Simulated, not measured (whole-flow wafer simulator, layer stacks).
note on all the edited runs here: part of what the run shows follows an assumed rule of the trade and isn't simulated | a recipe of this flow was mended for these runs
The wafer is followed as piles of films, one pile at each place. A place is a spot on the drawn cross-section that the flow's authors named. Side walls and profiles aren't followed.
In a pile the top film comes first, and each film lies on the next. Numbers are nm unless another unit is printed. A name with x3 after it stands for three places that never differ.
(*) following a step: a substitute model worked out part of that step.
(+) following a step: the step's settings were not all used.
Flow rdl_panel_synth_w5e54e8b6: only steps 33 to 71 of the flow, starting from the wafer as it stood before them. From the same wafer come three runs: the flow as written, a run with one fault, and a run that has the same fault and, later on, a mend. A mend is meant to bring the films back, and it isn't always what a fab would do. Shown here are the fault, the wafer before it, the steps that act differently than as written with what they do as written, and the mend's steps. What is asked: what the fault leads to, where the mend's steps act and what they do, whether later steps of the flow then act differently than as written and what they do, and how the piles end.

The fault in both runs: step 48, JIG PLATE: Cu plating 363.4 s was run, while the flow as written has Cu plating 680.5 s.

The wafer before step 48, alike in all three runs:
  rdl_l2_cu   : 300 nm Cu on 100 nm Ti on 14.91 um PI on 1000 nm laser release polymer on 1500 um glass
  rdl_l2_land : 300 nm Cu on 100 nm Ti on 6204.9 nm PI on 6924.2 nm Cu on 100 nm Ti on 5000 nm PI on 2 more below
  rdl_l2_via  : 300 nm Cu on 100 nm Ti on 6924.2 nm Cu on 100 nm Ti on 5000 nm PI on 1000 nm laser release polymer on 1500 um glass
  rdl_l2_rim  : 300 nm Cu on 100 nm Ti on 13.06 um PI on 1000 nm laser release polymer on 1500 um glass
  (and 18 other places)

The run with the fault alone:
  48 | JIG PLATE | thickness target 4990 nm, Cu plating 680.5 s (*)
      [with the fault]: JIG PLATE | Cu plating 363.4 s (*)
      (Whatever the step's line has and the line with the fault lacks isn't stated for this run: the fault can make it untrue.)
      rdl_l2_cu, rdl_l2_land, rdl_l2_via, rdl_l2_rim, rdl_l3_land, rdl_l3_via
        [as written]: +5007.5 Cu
        [with the fault]: +2674.1 Cu
  Steps further on in the flow that do not act as written:
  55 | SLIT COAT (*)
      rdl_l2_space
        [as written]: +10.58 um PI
        [with the fault]: +8710 PI
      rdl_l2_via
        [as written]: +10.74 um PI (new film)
        [with the fault]: +9567.3 PI (new film)
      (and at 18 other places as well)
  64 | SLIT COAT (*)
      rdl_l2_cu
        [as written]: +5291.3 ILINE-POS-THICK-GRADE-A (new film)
        [with the fault]: +5135 ILINE-POS-THICK-GRADE-A (new film)
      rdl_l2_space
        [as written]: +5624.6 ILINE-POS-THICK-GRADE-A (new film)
        [with the fault]: +5322.6 ILINE-POS-THICK-GRADE-A (new film)
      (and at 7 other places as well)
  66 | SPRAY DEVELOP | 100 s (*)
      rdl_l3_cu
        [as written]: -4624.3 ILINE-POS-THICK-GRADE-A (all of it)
        [with the fault]: -4452.6 ILINE-POS-THICK-GRADE-A (all of it)
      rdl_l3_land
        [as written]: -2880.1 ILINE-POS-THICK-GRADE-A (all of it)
        [with the fault]: -3039.6 ILINE-POS-THICK-GRADE-A (all of it)
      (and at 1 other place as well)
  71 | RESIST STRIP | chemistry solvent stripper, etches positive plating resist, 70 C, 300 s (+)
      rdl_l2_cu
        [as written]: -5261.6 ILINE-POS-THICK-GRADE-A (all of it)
        [with the fault]: -5105.3 ILINE-POS-THICK-GRADE-A (all of it)
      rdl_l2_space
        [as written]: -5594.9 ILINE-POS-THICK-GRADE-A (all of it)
        [with the fault]: -5292.9 ILINE-POS-THICK-GRADE-A (all of it)
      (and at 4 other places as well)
  The piles end different from the flow's at field x7, rdl_l1_cu, rdl_l1_space and 13 more by more than 2% or 0.5 nm, whichever is larger.
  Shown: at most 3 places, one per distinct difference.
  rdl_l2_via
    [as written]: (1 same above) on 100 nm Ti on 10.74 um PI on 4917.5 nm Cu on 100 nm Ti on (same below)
    [with the fault]: (1 same above) on 100 nm Ti on 9567.3 nm PI on 2584.1 nm Cu on 100 nm Ti on (same below)
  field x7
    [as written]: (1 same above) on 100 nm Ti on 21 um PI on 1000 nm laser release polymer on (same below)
    [with the fault]: (1 same above) on 100 nm Ti on 20.29 um PI on 1000 nm laser release polymer on (same below)
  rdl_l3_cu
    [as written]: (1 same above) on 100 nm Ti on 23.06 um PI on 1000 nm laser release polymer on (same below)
    [with the fault]: (1 same above) on 100 nm Ti on 21.34 um PI on 1000 nm laser release polymer on (same below)

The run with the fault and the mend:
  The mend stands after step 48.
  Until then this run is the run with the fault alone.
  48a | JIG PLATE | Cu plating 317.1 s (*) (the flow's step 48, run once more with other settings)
      rdl_l2_cu, rdl_l2_land, rdl_l2_via, rdl_l2_rim, rdl_l3_land, rdl_l3_via
        +2333.4 Cu
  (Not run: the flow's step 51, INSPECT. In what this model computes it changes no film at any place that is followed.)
  Later steps of the flow that are run all act as written at every place that is followed.
  The piles end the same as the flow's at every place that both follow.
